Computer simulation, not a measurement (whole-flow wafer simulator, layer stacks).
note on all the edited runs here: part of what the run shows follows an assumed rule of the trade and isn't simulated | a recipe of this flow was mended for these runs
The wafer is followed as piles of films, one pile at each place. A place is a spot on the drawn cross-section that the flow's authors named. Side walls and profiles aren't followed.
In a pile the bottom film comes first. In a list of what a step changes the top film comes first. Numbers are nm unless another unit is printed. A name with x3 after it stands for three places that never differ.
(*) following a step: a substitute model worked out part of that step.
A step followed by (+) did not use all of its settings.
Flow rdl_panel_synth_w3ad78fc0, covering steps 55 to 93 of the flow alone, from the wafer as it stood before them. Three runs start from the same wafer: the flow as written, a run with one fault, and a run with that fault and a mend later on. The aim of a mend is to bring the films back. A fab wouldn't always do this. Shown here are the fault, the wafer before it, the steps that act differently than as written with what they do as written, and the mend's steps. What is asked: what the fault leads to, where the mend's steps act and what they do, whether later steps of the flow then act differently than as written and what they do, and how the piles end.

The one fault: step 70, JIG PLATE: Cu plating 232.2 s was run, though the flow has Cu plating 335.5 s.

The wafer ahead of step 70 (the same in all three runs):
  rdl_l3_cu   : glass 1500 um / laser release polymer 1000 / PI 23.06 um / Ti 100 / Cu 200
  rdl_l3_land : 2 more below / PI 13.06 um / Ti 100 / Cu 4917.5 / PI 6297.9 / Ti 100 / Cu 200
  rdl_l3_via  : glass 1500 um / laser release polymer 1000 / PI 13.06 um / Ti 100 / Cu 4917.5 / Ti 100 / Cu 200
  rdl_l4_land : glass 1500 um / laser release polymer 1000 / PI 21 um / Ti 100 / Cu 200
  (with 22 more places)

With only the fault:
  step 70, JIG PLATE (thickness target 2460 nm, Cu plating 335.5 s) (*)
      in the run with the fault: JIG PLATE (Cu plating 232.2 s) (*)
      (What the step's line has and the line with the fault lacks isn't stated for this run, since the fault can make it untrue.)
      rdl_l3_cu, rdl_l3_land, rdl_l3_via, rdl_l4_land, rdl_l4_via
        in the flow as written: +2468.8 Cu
        in the run with the fault: +1708.7 Cu
  Steps further on in the flow that do not act as written:
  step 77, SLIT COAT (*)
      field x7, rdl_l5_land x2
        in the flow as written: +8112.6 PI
        in the run with the fault: +7597.7 PI
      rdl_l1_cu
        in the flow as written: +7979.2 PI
        in the run with the fault: +7466.9 PI
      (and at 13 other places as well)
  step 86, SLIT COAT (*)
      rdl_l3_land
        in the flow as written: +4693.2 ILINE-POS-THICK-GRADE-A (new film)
        in the run with the fault: +4905.2 ILINE-POS-THICK-GRADE-A (new film)
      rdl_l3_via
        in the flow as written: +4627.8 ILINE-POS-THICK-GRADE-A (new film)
        in the run with the fault: +4912.6 ILINE-POS-THICK-GRADE-A (new film)
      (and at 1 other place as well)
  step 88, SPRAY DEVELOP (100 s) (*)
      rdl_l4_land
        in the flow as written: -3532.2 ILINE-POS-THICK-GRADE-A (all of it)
        in the run with the fault: -3608.2 ILINE-POS-THICK-GRADE-A (all of it)
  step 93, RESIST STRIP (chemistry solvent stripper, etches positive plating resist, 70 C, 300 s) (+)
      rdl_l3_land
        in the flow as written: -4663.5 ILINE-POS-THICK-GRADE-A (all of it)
        in the run with the fault: -4875.5 ILINE-POS-THICK-GRADE-A (all of it)
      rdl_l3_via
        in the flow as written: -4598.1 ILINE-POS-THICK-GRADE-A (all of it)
        in the run with the fault: -4882.9 ILINE-POS-THICK-GRADE-A (all of it)
  At rdl_l1_cu, rdl_l1_via, rdl_l2_cu and 11 more, the piles at the end differ from the flow's by more than 2% or 0.5 nm, whichever is larger.
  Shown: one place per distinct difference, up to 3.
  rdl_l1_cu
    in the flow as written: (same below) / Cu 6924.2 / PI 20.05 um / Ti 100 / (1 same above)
    in the run with the fault: (same below) / Cu 6924.2 / PI 19.54 um / Ti 100 / (1 same above)
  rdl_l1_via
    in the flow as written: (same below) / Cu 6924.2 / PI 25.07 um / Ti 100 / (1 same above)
    in the run with the fault: (same below) / Cu 6924.2 / PI 24.56 um / Ti 100 / (1 same above)
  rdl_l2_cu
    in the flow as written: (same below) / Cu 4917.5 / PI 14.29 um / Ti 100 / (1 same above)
    in the run with the fault: (same below) / Cu 4917.5 / PI 13.77 um / Ti 100 / (1 same above)

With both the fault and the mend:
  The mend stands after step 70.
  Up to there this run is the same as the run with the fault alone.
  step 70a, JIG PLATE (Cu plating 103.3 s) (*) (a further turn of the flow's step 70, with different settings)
      rdl_l3_cu, rdl_l3_land, rdl_l3_via, rdl_l4_land, rdl_l4_via
        +760.1 Cu
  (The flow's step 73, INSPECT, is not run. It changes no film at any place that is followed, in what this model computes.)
  None of the later steps of the flow acts differently than as written at any place that is followed.
  At every place that both follow, the piles at the end match the flow's.
